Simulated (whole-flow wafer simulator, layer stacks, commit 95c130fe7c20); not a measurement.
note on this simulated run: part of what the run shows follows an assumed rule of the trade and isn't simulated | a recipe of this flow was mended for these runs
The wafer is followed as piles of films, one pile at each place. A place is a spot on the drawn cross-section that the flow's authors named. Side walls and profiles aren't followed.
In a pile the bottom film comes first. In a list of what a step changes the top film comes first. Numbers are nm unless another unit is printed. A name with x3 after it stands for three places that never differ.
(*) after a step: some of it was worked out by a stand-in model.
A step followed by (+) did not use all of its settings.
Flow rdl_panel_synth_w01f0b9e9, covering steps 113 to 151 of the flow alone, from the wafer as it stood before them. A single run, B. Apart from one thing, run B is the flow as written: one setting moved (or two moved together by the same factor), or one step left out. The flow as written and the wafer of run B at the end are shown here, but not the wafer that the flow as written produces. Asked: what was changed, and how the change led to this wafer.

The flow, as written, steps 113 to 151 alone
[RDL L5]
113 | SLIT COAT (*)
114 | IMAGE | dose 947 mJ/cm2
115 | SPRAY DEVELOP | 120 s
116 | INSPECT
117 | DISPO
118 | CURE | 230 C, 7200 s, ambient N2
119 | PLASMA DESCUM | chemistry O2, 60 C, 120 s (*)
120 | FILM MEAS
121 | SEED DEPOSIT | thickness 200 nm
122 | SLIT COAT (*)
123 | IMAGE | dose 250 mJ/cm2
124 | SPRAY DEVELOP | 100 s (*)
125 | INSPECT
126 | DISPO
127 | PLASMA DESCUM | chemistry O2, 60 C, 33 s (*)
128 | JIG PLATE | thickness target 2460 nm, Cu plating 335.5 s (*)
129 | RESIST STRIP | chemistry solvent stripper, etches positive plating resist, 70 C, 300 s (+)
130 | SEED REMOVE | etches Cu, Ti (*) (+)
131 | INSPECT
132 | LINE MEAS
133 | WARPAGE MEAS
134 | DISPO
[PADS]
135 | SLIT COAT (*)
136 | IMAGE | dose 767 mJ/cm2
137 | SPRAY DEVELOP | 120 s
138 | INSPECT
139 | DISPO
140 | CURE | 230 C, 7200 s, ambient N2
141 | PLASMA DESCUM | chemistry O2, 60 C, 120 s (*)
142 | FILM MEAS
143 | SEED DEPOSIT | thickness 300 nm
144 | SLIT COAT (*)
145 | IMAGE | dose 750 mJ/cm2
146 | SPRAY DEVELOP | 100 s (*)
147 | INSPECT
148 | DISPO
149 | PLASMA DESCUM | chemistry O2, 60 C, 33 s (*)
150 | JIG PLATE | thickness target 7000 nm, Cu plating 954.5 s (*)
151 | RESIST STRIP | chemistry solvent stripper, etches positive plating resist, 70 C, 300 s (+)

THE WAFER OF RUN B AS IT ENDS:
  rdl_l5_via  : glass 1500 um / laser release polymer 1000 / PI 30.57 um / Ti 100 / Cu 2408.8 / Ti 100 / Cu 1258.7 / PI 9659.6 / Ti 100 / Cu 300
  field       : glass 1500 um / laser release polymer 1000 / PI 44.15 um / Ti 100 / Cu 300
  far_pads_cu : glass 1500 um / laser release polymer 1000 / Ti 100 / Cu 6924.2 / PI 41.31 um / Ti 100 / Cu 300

The reason: step 128, JIG PLATE: Cu plating 179.2 s was run, whereas the flow has Cu plating 335.5 s.

Step by step, how the change led to this:
  128 | JIG PLATE | thickness target 2460 nm, Cu plating 335.5 s (*)
      rdl_l5_cu, rdl_l5_land, rdl_l5_via, pads_land, pads_via: Cu gains 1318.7 (in the flow as written it would be: Cu gains 2468.8)
  135 | SLIT COAT (*)
      rdl_l5_via: PI gains 9659.6 (new film) (in the flow as written it would be: PI gains 10.89 um (new film))
      rdl_l2_cu, rdl_l2_space: PI gains 5549.4 (in the flow as written it would be: PI gains 5972.5)
      (as well as at 24 more places)
  144 | SLIT COAT (*)
      rdl_l5_cu: ILINE-POS-THICK-GRADE-A gains 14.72 um (new film) (in the flow as written it would be: ILINE-POS-THICK-GRADE-A gains 15.12 um (new film))
      rdl_l5_space: ILINE-POS-THICK-GRADE-A gains 14.83 um (new film) (in the flow as written it would be: ILINE-POS-THICK-GRADE-A gains 15.12 um (new film))
      (as well as at 6 more places)
  146 | SPRAY DEVELOP | 100 s (*)
      pads_cu: ILINE-POS-THICK-GRADE-A loses 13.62 um (all of it) (in the flow as written it would be: ILINE-POS-THICK-GRADE-A loses 13.68 um (all of it))
      pads_land: ILINE-POS-THICK-GRADE-A loses 13.21 um (all of it) (in the flow as written it would be: ILINE-POS-THICK-GRADE-A loses 13.11 um (all of it))
      (as well as at 1 more place)
  150 | JIG PLATE | thickness target 7000 nm, Cu plating 954.5 s (*)
      pads_via: Au/Ni/Cu gains 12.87 um (new film) (in the flow as written it would be: Au/Ni/Cu gains 12.72 um (new film))
  151 | RESIST STRIP | chemistry solvent stripper, etches positive plating resist, 70 C, 300 s (+)
      rdl_l5_cu: ILINE-POS-THICK-GRADE-A loses 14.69 um (all of it) (in the flow as written it would be: ILINE-POS-THICK-GRADE-A loses 15.09 um (all of it))
      rdl_l5_space: ILINE-POS-THICK-GRADE-A loses 14.8 um (all of it) (in the flow as written it would be: ILINE-POS-THICK-GRADE-A loses 15.09 um (all of it))
      (as well as at 3 more places)
